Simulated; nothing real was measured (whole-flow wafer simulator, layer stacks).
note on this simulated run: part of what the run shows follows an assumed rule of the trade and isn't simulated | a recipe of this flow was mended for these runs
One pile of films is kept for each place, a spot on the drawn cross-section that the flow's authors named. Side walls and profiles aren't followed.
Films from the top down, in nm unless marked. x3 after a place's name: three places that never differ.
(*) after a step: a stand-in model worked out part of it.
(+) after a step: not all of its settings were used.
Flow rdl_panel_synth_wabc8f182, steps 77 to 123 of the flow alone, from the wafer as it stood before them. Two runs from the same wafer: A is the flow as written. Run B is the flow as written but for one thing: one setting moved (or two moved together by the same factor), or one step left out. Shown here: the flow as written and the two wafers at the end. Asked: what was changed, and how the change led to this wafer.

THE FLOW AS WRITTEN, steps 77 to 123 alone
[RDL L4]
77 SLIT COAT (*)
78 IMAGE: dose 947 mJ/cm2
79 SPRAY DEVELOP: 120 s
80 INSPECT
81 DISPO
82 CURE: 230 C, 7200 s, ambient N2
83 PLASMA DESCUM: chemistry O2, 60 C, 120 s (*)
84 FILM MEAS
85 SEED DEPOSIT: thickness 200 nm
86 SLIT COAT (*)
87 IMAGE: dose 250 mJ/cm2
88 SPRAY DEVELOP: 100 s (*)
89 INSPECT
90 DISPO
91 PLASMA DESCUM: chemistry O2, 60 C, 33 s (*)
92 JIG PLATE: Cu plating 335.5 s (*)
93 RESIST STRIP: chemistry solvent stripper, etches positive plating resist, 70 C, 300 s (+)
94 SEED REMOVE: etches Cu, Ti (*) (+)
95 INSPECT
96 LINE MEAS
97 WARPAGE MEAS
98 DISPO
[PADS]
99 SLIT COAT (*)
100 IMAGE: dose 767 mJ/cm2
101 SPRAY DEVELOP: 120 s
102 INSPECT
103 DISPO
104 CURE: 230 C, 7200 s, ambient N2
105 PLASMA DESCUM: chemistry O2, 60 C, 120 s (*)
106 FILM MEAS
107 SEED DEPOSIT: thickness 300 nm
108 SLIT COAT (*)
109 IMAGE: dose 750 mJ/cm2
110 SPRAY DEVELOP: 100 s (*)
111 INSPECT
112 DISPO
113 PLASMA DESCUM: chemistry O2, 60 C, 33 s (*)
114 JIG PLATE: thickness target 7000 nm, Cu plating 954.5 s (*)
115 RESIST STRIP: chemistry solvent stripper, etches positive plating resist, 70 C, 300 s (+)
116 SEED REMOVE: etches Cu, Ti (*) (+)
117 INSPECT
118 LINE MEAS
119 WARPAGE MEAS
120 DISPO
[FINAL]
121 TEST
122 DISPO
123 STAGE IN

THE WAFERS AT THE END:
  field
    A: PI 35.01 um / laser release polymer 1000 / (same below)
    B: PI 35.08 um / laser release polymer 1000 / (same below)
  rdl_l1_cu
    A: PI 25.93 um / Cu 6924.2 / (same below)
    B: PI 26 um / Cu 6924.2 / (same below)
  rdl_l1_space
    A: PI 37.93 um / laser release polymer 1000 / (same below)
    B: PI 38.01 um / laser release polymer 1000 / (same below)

The cause: step 92, JIG PLATE: Cu plating 362.3 s was run, where the flow has Cu plating 335.5 s.

How the change led to this, step by step:
  92 JIG PLATE: Cu plating 335.5 s (*)
      rdl_l4_cu, rdl_l4_land, rdl_l4_via, pads_land, pads_via: A Cu +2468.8 | B Cu +2666
  99 SLIT COAT (*)
      rdl_l4_space: A PI +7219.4 | B PI +7477.9
      rdl_l4_land: A PI +4480.6 (new film) | B PI +4650.3 (new film)
      (and at 2 more places)
  108 SLIT COAT (*)
      rdl_l3_via: A ILINE-POS-THICK-GRADE-A +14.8 um (new film) | B ILINE-POS-THICK-GRADE-A +14.81 um (new film)
      rdl_l4_cu: A ILINE-POS-THICK-GRADE-A +15.12 um (new film) | B ILINE-POS-THICK-GRADE-A +15.19 um (new film)
      (and at 7 more places)
  110 SPRAY DEVELOP: 100 s (*)
      pads_cu: A ILINE-POS-THICK-GRADE-A -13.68 um (all of it) | B ILINE-POS-THICK-GRADE-A -13.69 um (all of it)
      pads_land: A ILINE-POS-THICK-GRADE-A -13.11 um (all of it) | B ILINE-POS-THICK-GRADE-A -13.1 um (all of it)
      (and at 1 more place)
  115 RESIST STRIP: chemistry solvent stripper, etches positive plating resist, 70 C, 300 s (+)
      rdl_l3_via: A ILINE-POS-THICK-GRADE-A -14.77 um (all of it) | B ILINE-POS-THICK-GRADE-A -14.78 um (all of it)
      rdl_l4_cu: A ILINE-POS-THICK-GRADE-A -15.09 um (all of it) | B ILINE-POS-THICK-GRADE-A -15.16 um (all of it)
      (and at 4 more places)
